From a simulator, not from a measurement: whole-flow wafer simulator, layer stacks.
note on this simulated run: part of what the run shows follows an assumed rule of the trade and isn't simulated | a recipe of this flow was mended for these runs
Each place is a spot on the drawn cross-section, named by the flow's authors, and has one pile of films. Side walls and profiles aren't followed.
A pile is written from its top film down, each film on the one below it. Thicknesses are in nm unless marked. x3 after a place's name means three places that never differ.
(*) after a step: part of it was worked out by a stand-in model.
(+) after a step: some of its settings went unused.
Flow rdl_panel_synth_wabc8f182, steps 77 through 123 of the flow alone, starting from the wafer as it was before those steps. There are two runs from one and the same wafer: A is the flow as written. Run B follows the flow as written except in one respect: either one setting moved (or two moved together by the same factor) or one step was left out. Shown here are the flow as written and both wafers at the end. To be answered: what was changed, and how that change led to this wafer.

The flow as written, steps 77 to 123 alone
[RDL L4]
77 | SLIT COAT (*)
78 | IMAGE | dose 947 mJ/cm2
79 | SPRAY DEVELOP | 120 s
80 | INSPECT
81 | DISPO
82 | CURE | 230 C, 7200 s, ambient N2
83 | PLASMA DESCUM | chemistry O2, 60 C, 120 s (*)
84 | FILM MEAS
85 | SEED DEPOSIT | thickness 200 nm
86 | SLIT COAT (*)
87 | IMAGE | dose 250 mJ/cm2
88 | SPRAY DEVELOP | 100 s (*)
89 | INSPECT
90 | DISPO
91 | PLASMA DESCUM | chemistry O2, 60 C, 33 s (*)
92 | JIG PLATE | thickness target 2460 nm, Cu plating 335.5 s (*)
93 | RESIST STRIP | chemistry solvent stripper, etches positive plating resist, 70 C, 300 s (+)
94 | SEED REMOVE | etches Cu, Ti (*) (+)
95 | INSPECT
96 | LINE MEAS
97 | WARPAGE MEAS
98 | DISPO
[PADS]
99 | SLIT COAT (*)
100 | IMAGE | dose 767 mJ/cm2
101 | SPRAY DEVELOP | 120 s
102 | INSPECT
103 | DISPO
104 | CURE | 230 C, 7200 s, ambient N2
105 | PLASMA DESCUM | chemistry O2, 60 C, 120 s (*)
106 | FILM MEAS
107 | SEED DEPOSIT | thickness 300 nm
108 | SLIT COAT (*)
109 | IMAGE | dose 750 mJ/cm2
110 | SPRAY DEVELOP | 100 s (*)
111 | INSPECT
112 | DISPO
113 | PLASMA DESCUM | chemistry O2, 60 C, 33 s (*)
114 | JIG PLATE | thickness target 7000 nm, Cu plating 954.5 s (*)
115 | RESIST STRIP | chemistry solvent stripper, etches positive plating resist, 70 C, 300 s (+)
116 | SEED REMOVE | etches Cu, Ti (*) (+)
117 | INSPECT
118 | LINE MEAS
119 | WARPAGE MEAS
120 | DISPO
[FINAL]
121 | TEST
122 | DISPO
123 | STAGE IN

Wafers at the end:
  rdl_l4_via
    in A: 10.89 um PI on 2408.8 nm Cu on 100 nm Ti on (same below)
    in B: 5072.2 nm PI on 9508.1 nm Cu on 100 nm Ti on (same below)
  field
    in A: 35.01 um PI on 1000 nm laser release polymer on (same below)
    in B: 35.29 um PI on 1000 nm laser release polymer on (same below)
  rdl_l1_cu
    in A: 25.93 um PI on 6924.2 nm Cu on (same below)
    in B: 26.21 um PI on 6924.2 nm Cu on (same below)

Cause: step 92, JIG PLATE: Cu plating 436.2 s was run, while the flow as written has Cu plating 335.5 s.

How this came from the change, step by step:
  92 | JIG PLATE | thickness target 2460 nm, Cu plating 335.5 s (*)
      rdl_l4_cu, rdl_l4_land, pads_land, pads_via: A Cu gains 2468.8 | B Cu gains 3209.8
      rdl_l4_via: A Cu gains 2468.8 | B Cu gains 9568.1
  99 | SLIT COAT (*)
      rdl_l4_via: A PI gains 10.89 um (new film) | B PI gains 5072.2 (new film)
      field: A PI gains 5893.8 | B PI gains 6176.8
      (also at 18 further places)
  108 | SLIT COAT (*)
      rdl_l2_space: A ILINE-POS-THICK-GRADE-A gains 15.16 um (new film) | B ILINE-POS-THICK-GRADE-A gains 15.15 um (new film)
      rdl_l2_land: A ILINE-POS-THICK-GRADE-A gains 14.84 um (new film) | B ILINE-POS-THICK-GRADE-A gains 14.85 um (new film)
      (also at 10 further places)
  110 | SPRAY DEVELOP | 100 s (*)
      pads_cu: A ILINE-POS-THICK-GRADE-A loses 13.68 um (all of it) | B ILINE-POS-THICK-GRADE-A loses 13.71 um (all of it)
      pads_land: A ILINE-POS-THICK-GRADE-A loses 13.11 um (all of it) | B ILINE-POS-THICK-GRADE-A loses 13.05 um (all of it)
      (also at 1 further place)
  115 | RESIST STRIP | chemistry solvent stripper, etches positive plating resist, 70 C, 300 s (+)
      rdl_l2_land: A ILINE-POS-THICK-GRADE-A loses 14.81 um (all of it) | B ILINE-POS-THICK-GRADE-A loses 14.82 um (all of it)
      rdl_l2_via: A ILINE-POS-THICK-GRADE-A loses 14.73 um (all of it) | B ILINE-POS-THICK-GRADE-A loses 14.74 um (all of it)
      (also at 6 further places)
